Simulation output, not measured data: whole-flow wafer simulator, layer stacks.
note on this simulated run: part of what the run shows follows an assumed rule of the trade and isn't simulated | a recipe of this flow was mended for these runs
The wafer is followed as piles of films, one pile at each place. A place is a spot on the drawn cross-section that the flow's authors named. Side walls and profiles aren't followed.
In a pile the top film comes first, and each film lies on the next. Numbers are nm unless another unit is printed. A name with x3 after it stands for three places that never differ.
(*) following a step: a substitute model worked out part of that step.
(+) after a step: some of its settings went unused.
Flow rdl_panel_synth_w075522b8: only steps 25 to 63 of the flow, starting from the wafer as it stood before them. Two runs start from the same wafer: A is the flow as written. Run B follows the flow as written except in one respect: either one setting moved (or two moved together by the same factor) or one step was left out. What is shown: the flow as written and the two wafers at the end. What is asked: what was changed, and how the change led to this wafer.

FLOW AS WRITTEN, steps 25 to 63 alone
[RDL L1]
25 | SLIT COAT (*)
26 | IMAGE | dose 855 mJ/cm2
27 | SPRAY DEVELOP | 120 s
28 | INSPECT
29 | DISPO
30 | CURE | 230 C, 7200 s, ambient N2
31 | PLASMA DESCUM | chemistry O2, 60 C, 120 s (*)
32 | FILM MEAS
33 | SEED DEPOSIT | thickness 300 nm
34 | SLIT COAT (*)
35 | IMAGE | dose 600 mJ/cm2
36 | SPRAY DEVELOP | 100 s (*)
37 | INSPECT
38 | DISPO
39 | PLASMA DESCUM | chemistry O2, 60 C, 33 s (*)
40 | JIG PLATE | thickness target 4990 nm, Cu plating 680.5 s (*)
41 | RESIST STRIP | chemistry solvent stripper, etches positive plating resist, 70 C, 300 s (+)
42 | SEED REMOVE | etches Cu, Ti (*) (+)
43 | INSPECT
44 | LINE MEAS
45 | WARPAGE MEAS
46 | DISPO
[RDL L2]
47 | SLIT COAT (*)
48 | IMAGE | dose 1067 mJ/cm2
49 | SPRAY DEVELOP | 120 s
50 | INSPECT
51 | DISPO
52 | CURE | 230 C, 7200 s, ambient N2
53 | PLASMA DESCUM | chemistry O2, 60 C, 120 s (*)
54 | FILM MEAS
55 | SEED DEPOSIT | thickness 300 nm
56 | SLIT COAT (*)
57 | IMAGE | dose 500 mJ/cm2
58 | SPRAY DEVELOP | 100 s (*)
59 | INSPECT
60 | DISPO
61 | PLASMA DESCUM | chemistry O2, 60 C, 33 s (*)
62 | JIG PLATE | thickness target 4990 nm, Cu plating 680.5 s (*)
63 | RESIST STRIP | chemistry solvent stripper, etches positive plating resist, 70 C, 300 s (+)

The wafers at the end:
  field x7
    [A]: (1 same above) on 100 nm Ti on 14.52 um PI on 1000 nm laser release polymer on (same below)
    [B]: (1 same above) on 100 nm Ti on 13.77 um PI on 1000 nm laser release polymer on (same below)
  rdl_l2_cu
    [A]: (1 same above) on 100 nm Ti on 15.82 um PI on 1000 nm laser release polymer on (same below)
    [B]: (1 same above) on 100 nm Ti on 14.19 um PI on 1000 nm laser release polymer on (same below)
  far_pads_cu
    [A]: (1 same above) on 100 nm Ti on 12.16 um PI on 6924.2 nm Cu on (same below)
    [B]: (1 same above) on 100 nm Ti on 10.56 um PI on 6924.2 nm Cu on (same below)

The reason: step 40, JIG PLATE: Cu plating 225.2 s was run, while the flow as written has Cu plating 680.5 s.

How this came from the change, step by step:
  40 | JIG PLATE | thickness target 4990 nm, Cu plating 680.5 s (*)
      rdl_l1_cu, rdl_l1_land, rdl_l1_via, rdl_l1_rim, rdl_l2_land, rdl_l2_via: A +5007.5 Cu | B +1657.2 Cu
  47 | SLIT COAT (*)
      field x7, rdl_l2_rim x3: A +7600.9 PI | B +6857.6 PI
      rdl_l2_cu, rdl_l2_space: A +8899.9 PI | B +7279.1 PI
      (also at 7 further places)
  56 | SLIT COAT (*)
      rdl_l1_via: A +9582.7 ILINE-POS-THICK-GRADE-A (new film) | B +10.23 um ILINE-POS-THICK-GRADE-A (new film)
      far_pads_cu: A +9933.1 ILINE-POS-THICK-GRADE-A (new film) | B +9487.2 ILINE-POS-THICK-GRADE-A (new film)
      (also at 8 further places)
  58 | SPRAY DEVELOP | 100 s (*)
      rdl_l2_cu: A -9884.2 ILINE-POS-THICK-GRADE-A (all of it) | B -9447.7 ILINE-POS-THICK-GRADE-A (all of it)
      rdl_l2_land: A -7416.3 ILINE-POS-THICK-GRADE-A (all of it) | B -7925.3 ILINE-POS-THICK-GRADE-A (all of it)
      (also at 1 further place)
  63 | RESIST STRIP | chemistry solvent stripper, etches positive plating resist, 70 C, 300 s (+)
      rdl_l1_via: A -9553 ILINE-POS-THICK-GRADE-A (all of it) | B -10.2 um ILINE-POS-THICK-GRADE-A (all of it)
      far_pads_cu: A -9903.4 ILINE-POS-THICK-GRADE-A (all of it) | B -9457.5 ILINE-POS-THICK-GRADE-A (all of it)
      (also at 5 further places)
